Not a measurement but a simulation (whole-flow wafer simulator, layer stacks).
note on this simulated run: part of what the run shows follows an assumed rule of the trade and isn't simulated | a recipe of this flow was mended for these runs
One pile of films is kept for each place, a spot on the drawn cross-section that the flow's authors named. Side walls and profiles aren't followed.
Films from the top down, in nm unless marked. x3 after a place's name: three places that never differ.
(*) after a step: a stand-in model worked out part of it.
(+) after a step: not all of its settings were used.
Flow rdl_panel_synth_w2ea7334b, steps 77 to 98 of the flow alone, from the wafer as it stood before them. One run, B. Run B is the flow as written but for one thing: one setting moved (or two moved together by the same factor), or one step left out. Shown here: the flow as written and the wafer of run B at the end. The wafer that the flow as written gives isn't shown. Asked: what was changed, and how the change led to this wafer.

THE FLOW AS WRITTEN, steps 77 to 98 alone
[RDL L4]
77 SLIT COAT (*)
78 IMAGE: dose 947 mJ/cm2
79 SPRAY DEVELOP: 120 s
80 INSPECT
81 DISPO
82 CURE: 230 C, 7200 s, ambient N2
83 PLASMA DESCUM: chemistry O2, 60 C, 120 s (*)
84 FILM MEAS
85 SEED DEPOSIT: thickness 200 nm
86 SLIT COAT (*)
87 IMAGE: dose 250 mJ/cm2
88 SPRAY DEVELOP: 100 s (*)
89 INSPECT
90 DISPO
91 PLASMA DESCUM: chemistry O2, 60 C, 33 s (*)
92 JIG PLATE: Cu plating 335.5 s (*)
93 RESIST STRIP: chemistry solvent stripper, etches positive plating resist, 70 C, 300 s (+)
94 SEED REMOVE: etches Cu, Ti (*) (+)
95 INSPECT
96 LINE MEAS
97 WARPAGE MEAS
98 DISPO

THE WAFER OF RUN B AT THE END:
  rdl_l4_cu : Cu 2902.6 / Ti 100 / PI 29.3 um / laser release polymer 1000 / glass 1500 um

The cause: step 92, JIG PLATE: Cu plating 402.6 s was run, where the flow has Cu plating 335.5 s.

How the change led to this, step by step:
  92 JIG PLATE: Cu plating 335.5 s (*)
      rdl_l4_cu, rdl_l4_land, rdl_l4_via, rdl_l5_land x2: Cu +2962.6 (as written it would be: Cu +2468.8)
